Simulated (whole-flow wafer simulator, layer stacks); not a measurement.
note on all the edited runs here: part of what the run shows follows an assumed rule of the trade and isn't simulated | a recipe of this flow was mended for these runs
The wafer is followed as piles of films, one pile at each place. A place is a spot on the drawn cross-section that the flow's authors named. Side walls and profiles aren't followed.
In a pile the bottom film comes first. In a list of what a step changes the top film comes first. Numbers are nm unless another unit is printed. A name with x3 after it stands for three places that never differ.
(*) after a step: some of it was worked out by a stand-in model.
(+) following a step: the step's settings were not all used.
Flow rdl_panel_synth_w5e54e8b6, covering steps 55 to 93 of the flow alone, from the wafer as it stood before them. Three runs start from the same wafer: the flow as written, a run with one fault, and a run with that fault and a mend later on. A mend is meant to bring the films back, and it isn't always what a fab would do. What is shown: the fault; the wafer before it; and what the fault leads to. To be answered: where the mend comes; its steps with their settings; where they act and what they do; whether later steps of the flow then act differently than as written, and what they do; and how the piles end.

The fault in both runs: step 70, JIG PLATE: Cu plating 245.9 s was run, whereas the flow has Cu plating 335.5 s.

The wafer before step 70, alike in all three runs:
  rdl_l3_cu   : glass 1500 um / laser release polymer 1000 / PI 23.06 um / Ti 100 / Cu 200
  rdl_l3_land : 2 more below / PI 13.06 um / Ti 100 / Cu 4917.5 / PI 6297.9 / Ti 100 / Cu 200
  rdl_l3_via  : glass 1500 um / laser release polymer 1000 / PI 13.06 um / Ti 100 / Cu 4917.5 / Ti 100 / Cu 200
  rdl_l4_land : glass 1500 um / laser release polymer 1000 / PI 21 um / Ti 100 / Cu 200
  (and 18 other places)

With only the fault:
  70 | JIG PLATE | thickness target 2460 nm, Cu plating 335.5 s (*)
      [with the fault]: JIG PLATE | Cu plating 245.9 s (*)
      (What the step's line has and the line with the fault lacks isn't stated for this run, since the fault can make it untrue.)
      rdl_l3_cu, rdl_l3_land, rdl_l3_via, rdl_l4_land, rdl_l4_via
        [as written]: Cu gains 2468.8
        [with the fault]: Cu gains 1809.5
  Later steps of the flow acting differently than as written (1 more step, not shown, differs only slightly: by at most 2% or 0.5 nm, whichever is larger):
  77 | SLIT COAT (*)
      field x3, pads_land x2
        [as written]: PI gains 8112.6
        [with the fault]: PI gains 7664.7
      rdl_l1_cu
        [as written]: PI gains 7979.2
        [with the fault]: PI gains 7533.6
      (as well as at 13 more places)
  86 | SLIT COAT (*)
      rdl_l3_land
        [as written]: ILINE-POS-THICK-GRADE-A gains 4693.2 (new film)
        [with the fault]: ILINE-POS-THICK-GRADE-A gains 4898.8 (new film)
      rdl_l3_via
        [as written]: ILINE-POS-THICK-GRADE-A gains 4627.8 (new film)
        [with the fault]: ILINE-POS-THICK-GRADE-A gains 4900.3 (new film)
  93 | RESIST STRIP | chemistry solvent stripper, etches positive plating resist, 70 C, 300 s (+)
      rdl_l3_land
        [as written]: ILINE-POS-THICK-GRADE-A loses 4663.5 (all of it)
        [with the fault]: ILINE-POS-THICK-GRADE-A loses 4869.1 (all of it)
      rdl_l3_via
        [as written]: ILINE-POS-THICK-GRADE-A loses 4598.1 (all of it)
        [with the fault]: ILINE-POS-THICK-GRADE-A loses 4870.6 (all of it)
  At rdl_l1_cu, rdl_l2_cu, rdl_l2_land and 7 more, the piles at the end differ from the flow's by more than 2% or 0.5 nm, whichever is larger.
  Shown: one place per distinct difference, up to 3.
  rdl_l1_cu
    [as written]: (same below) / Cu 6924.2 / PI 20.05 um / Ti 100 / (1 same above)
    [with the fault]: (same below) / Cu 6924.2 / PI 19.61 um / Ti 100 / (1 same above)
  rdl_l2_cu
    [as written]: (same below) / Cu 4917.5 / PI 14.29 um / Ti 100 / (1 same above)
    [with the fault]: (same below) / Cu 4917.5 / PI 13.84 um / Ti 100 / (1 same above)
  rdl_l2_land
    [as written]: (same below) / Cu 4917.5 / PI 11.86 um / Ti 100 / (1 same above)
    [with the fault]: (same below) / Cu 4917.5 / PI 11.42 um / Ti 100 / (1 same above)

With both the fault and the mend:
  The mend follows step 70.
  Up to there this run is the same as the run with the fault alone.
  70a | JIG PLATE | Cu plating 89.58 s (*) (the flow's step 70 again, with other settings)
      rdl_l3_cu, rdl_l3_land, rdl_l3_via, rdl_l4_land, rdl_l4_via
        Cu gains 659.2
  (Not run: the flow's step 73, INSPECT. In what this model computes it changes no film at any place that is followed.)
  Later steps of the flow that are run all act as written at every place that is followed, up to a difference of at most 2% or 0.5 nm, whichever is larger.
  When the end is reached, the piles differ only a little from the flow's at the places that both follow, at most by 2% or 0.5 nm, whichever is larger.
